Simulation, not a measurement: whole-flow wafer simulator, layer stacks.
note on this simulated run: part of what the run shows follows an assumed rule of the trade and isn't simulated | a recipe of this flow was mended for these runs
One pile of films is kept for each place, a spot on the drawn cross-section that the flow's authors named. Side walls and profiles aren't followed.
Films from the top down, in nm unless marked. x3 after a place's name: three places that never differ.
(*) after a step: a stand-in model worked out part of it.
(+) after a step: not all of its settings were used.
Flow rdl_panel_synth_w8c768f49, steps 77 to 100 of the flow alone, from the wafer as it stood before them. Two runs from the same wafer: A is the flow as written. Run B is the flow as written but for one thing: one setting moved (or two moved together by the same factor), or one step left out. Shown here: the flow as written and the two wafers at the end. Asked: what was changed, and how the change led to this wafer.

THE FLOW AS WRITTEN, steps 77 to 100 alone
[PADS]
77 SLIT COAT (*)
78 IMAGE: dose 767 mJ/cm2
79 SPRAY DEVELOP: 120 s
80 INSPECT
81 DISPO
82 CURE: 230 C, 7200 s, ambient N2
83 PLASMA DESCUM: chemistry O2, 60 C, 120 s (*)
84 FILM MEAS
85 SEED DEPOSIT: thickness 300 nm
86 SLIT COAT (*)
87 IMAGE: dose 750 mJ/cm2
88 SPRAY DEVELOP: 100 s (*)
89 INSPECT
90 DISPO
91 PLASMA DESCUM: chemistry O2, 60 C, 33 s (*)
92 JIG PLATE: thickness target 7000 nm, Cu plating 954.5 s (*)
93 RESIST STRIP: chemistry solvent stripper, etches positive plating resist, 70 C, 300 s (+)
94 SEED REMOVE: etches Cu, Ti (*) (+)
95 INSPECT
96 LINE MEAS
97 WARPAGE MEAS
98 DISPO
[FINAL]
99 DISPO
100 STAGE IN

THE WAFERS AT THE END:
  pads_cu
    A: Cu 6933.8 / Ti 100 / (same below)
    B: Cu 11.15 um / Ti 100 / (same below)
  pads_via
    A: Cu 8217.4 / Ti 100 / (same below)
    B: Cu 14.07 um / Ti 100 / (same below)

The cause: step 92, JIG PLATE: Cu plating 1527 s was run, where the flow has Cu plating 954.5 s.

How the change led to this, step by step:
  92 JIG PLATE: thickness target 7000 nm, Cu plating 954.5 s (*)
      pads_cu, pads_land: A Cu +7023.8 | B Cu +11.24 um
      pads_via: A Cu +8307.4 | B Cu +14.16 um
